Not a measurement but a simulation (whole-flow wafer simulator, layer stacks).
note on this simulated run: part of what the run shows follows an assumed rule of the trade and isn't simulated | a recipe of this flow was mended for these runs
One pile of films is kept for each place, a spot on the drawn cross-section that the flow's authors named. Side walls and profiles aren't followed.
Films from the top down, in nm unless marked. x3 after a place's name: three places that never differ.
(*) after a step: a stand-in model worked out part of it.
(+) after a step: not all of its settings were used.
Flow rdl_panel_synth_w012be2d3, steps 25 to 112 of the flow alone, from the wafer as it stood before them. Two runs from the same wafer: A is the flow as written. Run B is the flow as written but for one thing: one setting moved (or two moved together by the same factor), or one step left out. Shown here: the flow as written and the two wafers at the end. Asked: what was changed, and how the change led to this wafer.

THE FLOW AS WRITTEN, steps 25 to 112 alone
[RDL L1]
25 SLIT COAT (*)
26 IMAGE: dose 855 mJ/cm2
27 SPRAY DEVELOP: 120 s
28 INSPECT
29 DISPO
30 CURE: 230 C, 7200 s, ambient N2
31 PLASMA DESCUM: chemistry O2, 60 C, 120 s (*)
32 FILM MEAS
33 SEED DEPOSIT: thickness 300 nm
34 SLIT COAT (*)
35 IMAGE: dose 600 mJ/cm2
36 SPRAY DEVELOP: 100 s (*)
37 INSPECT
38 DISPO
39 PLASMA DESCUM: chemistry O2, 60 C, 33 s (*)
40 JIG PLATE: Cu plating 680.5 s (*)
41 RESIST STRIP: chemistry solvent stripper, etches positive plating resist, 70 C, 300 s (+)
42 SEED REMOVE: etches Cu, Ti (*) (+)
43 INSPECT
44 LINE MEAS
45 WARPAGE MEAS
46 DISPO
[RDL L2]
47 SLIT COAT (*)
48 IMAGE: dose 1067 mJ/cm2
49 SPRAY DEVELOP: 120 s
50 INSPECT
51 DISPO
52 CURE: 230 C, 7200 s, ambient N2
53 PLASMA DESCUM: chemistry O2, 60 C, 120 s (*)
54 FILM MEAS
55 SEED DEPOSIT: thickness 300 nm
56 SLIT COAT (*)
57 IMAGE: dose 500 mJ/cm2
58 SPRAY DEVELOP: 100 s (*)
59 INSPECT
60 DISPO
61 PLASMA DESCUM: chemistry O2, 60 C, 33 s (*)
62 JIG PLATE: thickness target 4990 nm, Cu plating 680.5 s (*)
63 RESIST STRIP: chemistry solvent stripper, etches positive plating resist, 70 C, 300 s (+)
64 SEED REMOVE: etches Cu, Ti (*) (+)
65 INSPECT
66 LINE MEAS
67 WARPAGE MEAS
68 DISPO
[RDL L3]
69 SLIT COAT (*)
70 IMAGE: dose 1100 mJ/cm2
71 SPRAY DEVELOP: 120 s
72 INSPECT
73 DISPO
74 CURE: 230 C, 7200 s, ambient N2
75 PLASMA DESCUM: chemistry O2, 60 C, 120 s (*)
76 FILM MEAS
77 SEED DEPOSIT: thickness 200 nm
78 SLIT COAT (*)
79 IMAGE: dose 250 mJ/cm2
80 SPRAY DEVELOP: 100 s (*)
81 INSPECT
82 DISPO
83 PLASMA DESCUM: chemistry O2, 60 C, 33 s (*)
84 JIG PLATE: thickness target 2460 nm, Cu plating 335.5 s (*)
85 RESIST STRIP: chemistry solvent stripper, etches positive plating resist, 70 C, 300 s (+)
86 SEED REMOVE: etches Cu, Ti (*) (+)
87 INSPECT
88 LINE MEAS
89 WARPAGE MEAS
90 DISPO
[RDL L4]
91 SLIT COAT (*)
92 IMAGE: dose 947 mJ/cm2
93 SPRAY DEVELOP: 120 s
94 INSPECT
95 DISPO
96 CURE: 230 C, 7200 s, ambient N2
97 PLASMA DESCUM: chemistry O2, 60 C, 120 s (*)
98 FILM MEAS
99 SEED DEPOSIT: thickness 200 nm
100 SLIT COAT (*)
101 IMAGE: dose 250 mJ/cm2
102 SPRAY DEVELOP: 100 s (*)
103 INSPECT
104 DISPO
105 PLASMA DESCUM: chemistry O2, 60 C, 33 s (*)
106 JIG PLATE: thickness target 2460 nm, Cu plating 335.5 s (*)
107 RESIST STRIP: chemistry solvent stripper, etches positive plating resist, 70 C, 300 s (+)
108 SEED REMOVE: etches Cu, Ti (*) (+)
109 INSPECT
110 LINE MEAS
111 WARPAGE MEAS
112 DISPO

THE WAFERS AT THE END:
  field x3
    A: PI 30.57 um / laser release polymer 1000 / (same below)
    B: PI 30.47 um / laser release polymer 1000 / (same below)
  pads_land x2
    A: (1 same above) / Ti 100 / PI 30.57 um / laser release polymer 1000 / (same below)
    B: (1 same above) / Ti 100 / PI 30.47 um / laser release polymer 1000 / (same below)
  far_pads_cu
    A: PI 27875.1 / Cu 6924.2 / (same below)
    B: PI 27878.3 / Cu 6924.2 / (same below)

The cause: step 40, JIG PLATE: Cu plating 626.1 s was run, where the flow has Cu plating 680.5 s.

How the change led to this, step by step:
  40 JIG PLATE: Cu plating 680.5 s (*)
      rdl_l1_cu, rdl_l1_land, rdl_l1_via, rdl_l1_rim, rdl_l2_land, rdl_l2_via: A Cu +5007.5 | B Cu +4607.2
  47 SLIT COAT (*)
      rdl_l2_cu, rdl_l2_space: A PI +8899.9 | B PI +8702.3
      far_pads_cu: A PI +7707.8 | B PI +7541
      (and at 2 more places)
  56 SLIT COAT (*)
      rdl_l1_cu: A ILINE-POS-THICK-GRADE-A +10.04 um (new film) | B ILINE-POS-THICK-GRADE-A +10.08 um (new film)
      rdl_l1_space: A ILINE-POS-THICK-GRADE-A +11.02 um (new film) | B ILINE-POS-THICK-GRADE-A +10.99 um (new film)
      (and at 1 more place)
  58 SPRAY DEVELOP: 100 s (*)
      rdl_l2_via: A ILINE-POS-THICK-GRADE-A -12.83 um (all of it) | B ILINE-POS-THICK-GRADE-A -12.9 um (all of it)
  63 RESIST STRIP: chemistry solvent stripper, etches positive plating resist, 70 C, 300 s (+)
      rdl_l1_cu: A ILINE-POS-THICK-GRADE-A -10.01 um (all of it) | B ILINE-POS-THICK-GRADE-A -10.05 um (all of it)
      rdl_l1_space: A ILINE-POS-THICK-GRADE-A -10.99 um (all of it) | B ILINE-POS-THICK-GRADE-A -10.96 um (all of it)
  69 SLIT COAT (*)
      rdl_l2_space: A PI +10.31 um | B PI +10.24 um
      rdl_l2_via: A PI +11.04 um (new film) | B PI +11.09 um (new film)
  91 SLIT COAT (*)
      far_pads_cu: A PI +7829.7 | B PI +8036
      rdl_l1_cu: A PI +8062.8 | B PI +8332.1
      (and at 3 more places)
  100 SLIT COAT (*)
      rdl_l1_cu: A ILINE-POS-THICK-GRADE-A +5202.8 (new film) | B ILINE-POS-THICK-GRADE-A +5091.2 (new film)
      rdl_l1_space: A ILINE-POS-THICK-GRADE-A +5250.1 (new film) | B ILINE-POS-THICK-GRADE-A +5091.5 (new film)
  107 RESIST STRIP: chemistry solvent stripper, etches positive plating resist, 70 C, 300 s (+)
      rdl_l1_cu: A ILINE-POS-THICK-GRADE-A -5173.1 (all of it) | B ILINE-POS-THICK-GRADE-A -5061.5 (all of it)
      rdl_l1_space: A ILINE-POS-THICK-GRADE-A -5220.4 (all of it) | B ILINE-POS-THICK-GRADE-A -5061.8 (all of it)
